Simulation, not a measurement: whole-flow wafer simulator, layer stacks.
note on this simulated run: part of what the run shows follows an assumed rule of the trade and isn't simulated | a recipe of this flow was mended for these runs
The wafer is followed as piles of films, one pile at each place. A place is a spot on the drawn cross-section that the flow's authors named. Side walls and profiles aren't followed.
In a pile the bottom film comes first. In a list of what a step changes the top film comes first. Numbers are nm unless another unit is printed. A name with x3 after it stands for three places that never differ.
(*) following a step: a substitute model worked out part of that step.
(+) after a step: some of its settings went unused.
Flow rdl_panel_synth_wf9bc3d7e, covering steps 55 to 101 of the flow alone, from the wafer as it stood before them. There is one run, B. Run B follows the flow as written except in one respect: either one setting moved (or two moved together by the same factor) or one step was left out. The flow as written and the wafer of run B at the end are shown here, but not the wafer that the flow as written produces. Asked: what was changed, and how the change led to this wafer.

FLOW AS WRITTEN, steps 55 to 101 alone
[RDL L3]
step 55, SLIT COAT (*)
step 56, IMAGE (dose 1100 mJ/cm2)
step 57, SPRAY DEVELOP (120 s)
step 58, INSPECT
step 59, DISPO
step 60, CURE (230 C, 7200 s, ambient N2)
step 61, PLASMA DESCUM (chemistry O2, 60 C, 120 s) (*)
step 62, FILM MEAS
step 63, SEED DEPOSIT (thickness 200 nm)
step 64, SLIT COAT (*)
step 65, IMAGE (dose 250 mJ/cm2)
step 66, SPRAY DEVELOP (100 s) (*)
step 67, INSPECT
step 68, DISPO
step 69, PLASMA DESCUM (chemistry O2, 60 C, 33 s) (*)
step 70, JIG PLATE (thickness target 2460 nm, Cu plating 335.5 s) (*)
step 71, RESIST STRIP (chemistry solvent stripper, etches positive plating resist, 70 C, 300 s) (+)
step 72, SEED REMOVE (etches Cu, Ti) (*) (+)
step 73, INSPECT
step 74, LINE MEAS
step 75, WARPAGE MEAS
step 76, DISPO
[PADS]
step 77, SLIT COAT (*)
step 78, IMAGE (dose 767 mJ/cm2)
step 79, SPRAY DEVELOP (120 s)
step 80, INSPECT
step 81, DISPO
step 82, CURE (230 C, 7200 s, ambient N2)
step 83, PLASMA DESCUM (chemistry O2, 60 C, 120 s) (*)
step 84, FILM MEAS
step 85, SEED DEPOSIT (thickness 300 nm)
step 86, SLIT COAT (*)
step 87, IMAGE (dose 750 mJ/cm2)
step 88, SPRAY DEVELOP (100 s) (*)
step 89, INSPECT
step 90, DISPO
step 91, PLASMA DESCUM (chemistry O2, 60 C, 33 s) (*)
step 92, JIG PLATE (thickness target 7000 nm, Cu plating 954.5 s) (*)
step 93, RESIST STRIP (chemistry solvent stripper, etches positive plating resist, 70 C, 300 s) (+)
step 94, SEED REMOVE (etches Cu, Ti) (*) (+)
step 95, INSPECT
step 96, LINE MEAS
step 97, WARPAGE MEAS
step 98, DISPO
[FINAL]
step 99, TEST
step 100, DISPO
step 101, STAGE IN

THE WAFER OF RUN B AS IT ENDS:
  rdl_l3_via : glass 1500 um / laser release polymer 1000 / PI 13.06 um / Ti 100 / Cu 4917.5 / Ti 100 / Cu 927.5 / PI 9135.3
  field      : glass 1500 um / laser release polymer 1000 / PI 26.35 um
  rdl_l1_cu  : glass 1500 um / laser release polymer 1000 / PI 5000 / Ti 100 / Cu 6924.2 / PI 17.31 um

The reason: step 70, JIG PLATE: Cu plating 134.2 s was run, whereas the flow has Cu plating 335.5 s.

The path from the change to this, step by step:
  step 70, JIG PLATE (thickness target 2460 nm, Cu plating 335.5 s) (*)
      rdl_l3_cu, rdl_l3_land, rdl_l3_via, pads_land, pads_via: +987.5 Cu (as written it would have been: +2468.8 Cu)
  step 77, SLIT COAT (*)
      rdl_l3_via: +9135.3 PI (new film) (as written it would have been: +10.46 um PI (new film))
      field: +5354.3 PI (as written it would have been: +5893.8 PI)
      (also at 14 further places)
  step 86, SLIT COAT (*)
      rdl_l2_cu: +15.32 um ILINE-POS-THICK-GRADE-A (new film) (as written it would have been: +15.31 um ILINE-POS-THICK-GRADE-A (new film))
      rdl_l2_space: +15.34 um ILINE-POS-THICK-GRADE-A (new film) (as written it would have been: +15.33 um ILINE-POS-THICK-GRADE-A (new film))
      (also at 10 further places)
  step 88, SPRAY DEVELOP (100 s) (*)
      pads_cu: -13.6 um ILINE-POS-THICK-GRADE-A (all of it) (as written it would have been: -13.68 um ILINE-POS-THICK-GRADE-A (all of it))
      pads_land: -13.24 um ILINE-POS-THICK-GRADE-A (all of it) (as written it would have been: -13.11 um ILINE-POS-THICK-GRADE-A (all of it))
      (also at 1 further place)
  step 92, JIG PLATE (thickness target 7000 nm, Cu plating 954.5 s) (*)
      pads_via: +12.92 um Au/Ni/Cu (new film) (as written it would have been: +12.72 um Au/Ni/Cu (new film))
  step 93, RESIST STRIP (chemistry solvent stripper, etches positive plating resist, 70 C, 300 s) (+)
      rdl_l2_cu: -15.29 um ILINE-POS-THICK-GRADE-A (all of it) (as written it would have been: -15.28 um ILINE-POS-THICK-GRADE-A (all of it))
      rdl_l2_space: -15.31 um ILINE-POS-THICK-GRADE-A (all of it) (as written it would have been: -15.3 um ILINE-POS-THICK-GRADE-A (all of it))
      (also at 7 further places)
